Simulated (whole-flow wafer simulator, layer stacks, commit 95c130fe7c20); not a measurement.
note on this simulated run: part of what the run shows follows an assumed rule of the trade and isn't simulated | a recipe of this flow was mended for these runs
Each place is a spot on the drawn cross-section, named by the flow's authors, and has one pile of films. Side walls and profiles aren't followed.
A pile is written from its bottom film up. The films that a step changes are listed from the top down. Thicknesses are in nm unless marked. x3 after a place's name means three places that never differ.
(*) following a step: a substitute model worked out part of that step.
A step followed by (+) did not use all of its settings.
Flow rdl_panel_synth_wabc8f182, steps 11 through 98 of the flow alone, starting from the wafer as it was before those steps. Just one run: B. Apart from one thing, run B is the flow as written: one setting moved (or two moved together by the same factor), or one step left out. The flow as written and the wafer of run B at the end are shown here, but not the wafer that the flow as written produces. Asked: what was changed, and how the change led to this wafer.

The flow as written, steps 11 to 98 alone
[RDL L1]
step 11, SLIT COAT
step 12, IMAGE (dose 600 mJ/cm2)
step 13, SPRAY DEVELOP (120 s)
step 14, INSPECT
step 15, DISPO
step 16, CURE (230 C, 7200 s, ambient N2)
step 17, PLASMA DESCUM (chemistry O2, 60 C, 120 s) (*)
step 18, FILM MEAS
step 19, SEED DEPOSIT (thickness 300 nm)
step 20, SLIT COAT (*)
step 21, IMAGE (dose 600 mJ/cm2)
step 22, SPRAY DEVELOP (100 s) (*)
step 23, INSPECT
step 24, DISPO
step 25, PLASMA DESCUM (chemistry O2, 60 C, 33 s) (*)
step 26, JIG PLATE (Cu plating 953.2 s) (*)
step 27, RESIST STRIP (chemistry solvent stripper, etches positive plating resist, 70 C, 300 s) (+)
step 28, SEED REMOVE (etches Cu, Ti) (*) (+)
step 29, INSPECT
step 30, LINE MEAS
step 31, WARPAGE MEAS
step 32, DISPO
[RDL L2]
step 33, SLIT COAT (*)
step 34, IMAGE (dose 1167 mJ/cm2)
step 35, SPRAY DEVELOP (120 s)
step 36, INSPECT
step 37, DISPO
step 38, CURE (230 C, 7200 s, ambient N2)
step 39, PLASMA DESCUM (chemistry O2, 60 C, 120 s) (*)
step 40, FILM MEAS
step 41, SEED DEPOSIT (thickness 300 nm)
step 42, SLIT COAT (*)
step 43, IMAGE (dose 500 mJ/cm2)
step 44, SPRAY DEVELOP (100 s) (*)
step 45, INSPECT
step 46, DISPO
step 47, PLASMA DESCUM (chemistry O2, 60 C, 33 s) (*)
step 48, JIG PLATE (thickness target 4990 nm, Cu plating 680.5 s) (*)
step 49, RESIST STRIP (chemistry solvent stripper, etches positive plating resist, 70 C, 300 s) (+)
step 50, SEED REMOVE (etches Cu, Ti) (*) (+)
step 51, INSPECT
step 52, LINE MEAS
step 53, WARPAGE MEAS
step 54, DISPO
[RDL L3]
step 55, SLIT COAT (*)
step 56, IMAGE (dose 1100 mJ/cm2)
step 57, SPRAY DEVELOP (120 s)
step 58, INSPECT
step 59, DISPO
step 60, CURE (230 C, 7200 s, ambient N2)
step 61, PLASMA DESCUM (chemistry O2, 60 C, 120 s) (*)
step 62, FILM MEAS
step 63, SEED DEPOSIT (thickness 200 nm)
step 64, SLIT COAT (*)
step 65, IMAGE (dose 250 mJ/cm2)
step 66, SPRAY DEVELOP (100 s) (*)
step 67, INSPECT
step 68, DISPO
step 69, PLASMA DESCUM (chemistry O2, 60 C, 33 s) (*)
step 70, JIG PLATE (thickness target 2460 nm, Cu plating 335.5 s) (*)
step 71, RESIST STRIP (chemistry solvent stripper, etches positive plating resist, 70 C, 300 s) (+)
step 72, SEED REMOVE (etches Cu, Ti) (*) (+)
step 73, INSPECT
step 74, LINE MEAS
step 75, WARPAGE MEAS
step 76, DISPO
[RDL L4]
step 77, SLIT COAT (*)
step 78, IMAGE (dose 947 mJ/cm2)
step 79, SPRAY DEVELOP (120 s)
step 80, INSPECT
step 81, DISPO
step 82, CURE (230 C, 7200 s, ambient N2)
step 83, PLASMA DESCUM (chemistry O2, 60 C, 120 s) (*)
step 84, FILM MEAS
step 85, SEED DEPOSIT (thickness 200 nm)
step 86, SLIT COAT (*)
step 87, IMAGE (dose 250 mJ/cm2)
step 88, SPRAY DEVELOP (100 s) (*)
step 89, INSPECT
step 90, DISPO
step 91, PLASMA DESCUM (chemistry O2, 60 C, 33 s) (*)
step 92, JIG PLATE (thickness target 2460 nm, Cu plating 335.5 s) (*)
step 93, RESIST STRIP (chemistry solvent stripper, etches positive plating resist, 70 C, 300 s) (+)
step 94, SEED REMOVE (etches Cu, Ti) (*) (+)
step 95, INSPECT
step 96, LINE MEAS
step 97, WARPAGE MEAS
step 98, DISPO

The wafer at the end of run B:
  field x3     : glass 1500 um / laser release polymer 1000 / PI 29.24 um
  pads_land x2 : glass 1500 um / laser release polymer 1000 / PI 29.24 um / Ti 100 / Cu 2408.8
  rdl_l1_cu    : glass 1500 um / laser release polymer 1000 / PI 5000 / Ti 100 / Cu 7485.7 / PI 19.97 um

What caused this: step 26, JIG PLATE: Cu plating 1030 s was run, while the flow as written has Cu plating 953.2 s.

The path from the change to this, step by step:
  step 26, JIG PLATE (Cu plating 953.2 s) (*)
      rdl_l1_cu, rdl_l1_via, rdl_l1_rim, rdl_l2_land, rdl_l2_via: Cu gains 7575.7 (in the flow as written it would be: Cu gains 7014.2)
  step 33, SLIT COAT (*)
      rdl_l2_cu, rdl_l2_space: PI gains 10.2 um (in the flow as written it would be: PI gains 9908.1)
      rdl_l1_cu: PI gains 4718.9 (new film) (in the flow as written it would be: PI gains 4815.5 (new film))
      (as well as at 1 more place)
  step 42, SLIT COAT (*)
      rdl_l2_cu, rdl_l2_space: ILINE-POS-THICK-GRADE-A gains 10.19 um (new film) (in the flow as written it would be: ILINE-POS-THICK-GRADE-A gains 10.13 um (new film))
      rdl_l1_space: ILINE-POS-THICK-GRADE-A gains 10.59 um (new film) (in the flow as written it would be: ILINE-POS-THICK-GRADE-A gains 10.52 um (new film))
      (as well as at 2 more places)
  step 44, SPRAY DEVELOP (100 s) (*)
      rdl_l2_cu: ILINE-POS-THICK-GRADE-A loses 10.19 um (all of it) (in the flow as written it would be: ILINE-POS-THICK-GRADE-A loses 10.13 um (all of it))
      rdl_l2_via: ILINE-POS-THICK-GRADE-A loses 12.41 um (all of it) (in the flow as written it would be: ILINE-POS-THICK-GRADE-A loses 12.5 um (all of it))
  step 49, RESIST STRIP (chemistry solvent stripper, etches positive plating resist, 70 C, 300 s) (+)
      rdl_l1_via: ILINE-POS-THICK-GRADE-A loses 9973.9 (all of it) (in the flow as written it would be: ILINE-POS-THICK-GRADE-A loses 10.05 um (all of it))
      rdl_l1_space: ILINE-POS-THICK-GRADE-A loses 10.56 um (all of it) (in the flow as written it would be: ILINE-POS-THICK-GRADE-A loses 10.49 um (all of it))
      (as well as at 1 more place)
  step 55, SLIT COAT (*)
      rdl_l2_space: PI gains 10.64 um (in the flow as written it would be: PI gains 10.58 um)
      rdl_l2_via: PI gains 10.66 um (new film) (in the flow as written it would be: PI gains 10.74 um (new film))
